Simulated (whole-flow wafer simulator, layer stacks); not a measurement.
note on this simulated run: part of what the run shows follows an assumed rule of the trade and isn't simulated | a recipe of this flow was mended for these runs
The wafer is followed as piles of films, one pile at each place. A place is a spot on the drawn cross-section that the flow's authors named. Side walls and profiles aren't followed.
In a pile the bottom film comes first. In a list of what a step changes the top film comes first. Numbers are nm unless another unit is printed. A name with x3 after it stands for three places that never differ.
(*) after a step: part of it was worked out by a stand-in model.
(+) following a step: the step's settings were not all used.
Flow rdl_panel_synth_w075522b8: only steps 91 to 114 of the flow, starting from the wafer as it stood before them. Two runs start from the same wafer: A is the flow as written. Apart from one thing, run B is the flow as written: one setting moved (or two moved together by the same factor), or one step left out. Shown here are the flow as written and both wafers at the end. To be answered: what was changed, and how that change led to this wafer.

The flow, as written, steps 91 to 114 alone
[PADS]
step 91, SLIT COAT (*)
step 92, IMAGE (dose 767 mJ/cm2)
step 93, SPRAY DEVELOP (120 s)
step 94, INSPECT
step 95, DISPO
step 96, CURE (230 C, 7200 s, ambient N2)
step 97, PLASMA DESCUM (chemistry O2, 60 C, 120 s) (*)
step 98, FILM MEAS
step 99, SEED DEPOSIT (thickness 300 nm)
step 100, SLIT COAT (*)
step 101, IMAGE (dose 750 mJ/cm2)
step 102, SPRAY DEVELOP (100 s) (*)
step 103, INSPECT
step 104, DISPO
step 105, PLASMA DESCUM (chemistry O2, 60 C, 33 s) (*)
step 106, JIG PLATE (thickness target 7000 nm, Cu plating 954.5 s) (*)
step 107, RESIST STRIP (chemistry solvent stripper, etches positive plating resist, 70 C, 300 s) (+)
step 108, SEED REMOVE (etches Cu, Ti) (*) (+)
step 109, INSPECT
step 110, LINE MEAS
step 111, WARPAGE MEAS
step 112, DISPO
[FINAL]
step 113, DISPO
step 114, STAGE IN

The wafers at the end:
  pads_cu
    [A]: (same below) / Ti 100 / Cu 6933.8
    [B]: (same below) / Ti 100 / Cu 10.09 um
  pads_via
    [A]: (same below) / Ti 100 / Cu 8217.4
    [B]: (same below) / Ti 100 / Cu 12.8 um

Cause: step 106, JIG PLATE: Cu plating 1384 s was run, while the flow as written has Cu plating 954.5 s.

Step by step, how the change led to this:
  step 106, JIG PLATE (thickness target 7000 nm, Cu plating 954.5 s) (*)
      pads_cu, pads_land: A +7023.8 Cu | B +10.18 um Cu
      pads_via: A +8307.4 Cu | B +12.89 um Cu
